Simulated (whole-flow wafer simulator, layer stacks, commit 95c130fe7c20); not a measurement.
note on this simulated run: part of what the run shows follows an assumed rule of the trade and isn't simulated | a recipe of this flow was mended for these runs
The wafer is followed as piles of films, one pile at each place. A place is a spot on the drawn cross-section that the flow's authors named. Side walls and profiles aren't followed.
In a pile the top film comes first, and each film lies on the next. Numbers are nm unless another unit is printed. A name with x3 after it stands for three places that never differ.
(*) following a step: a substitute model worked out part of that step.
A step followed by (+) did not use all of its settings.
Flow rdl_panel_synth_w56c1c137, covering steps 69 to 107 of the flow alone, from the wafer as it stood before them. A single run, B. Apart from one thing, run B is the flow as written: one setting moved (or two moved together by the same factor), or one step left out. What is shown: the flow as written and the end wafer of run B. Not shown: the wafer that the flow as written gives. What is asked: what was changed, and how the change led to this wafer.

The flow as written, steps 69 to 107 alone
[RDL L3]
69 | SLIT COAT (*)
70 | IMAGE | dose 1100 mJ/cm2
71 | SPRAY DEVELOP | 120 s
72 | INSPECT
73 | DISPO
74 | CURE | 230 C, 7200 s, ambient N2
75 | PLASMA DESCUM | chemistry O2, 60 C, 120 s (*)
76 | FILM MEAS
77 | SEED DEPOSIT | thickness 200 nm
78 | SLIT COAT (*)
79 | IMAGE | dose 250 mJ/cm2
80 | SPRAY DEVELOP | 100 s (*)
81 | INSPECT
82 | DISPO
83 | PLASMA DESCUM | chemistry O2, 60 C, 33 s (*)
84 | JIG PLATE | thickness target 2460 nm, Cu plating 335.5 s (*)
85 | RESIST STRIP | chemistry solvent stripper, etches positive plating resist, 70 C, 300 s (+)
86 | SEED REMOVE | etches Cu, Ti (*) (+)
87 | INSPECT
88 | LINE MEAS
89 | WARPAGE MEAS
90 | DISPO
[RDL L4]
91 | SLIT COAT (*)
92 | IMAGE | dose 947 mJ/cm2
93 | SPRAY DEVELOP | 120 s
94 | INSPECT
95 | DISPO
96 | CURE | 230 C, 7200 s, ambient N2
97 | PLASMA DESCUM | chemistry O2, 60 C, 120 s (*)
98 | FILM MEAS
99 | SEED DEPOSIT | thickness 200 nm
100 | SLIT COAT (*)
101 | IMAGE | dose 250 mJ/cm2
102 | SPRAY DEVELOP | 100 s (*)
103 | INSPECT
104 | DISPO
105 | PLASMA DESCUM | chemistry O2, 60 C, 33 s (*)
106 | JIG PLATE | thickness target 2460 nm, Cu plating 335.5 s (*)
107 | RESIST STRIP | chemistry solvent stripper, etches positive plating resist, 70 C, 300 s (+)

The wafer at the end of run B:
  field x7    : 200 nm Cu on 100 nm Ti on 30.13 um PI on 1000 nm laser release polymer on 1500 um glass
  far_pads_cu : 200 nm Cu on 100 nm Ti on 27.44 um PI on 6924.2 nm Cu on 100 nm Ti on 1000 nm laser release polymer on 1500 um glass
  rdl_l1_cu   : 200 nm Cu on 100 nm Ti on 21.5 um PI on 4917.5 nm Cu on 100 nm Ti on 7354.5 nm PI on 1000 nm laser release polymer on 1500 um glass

The reason: step 84, JIG PLATE: Cu plating 247.9 s was run, whereas the flow has Cu plating 335.5 s.

How this came from the change, step by step:
  84 | JIG PLATE | thickness target 2460 nm, Cu plating 335.5 s (*)
      rdl_l3_cu, rdl_l3_land, rdl_l3_via, rdl_l4_land, rdl_l4_via: Cu gains 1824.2 (in the flow as written it would be: Cu gains 2468.8)
  91 | SLIT COAT (*)
      field x7, rdl_l5_land x2: PI gains 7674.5 (in the flow as written it would be: PI gains 8112.6)
      far_pads_cu: PI gains 7396 (in the flow as written it would be: PI gains 7829.7)
      (and at 15 other places as well)
  100 | SLIT COAT (*)
      rdl_l3_land: ILINE-POS-THICK-GRADE-A gains 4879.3 (new film) (in the flow as written it would be: ILINE-POS-THICK-GRADE-A gains 4693.2 (new film))
      rdl_l3_via: ILINE-POS-THICK-GRADE-A gains 4870.6 (new film) (in the flow as written it would be: ILINE-POS-THICK-GRADE-A gains 4627.8 (new film))
  107 | RESIST STRIP | chemistry solvent stripper, etches positive plating resist, 70 C, 300 s (+)
      rdl_l3_land: ILINE-POS-THICK-GRADE-A loses 4849.6 (all of it) (in the flow as written it would be: ILINE-POS-THICK-GRADE-A loses 4663.5 (all of it))
      rdl_l3_via: ILINE-POS-THICK-GRADE-A loses 4840.9 (all of it) (in the flow as written it would be: ILINE-POS-THICK-GRADE-A loses 4598.1 (all of it))
